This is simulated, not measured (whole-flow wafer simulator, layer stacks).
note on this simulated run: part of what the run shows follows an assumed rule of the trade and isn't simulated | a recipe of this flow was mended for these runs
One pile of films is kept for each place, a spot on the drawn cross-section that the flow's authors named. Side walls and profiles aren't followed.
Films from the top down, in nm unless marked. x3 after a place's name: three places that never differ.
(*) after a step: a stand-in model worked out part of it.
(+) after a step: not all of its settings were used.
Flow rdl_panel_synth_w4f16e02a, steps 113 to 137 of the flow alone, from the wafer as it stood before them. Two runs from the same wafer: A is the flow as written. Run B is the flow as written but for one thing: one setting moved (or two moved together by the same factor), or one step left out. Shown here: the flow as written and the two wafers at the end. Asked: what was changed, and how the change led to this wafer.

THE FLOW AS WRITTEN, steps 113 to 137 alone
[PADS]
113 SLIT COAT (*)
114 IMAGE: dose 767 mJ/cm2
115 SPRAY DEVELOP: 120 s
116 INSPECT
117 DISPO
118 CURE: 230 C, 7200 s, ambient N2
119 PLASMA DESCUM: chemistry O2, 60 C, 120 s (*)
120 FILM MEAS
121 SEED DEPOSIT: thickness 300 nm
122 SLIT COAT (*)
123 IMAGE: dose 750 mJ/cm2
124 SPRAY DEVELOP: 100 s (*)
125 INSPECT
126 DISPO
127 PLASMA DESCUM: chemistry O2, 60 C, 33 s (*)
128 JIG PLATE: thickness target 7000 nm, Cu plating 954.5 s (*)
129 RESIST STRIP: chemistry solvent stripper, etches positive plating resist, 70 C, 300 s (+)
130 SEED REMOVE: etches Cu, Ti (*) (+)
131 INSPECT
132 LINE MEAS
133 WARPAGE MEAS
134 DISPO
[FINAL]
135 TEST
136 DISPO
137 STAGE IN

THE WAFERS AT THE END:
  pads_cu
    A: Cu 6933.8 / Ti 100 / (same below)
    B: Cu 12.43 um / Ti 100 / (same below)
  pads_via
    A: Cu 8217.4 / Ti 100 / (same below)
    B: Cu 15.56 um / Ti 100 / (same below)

The cause: step 128, JIG PLATE: Cu plating 1702 s was run, where the flow has Cu plating 954.5 s.

How the change led to this, step by step:
  128 JIG PLATE: thickness target 7000 nm, Cu plating 954.5 s (*)
      pads_cu, pads_land: A Cu +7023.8 | B Cu +12.52 um
      pads_via: A Cu +8307.4 | B Cu +15.65 um
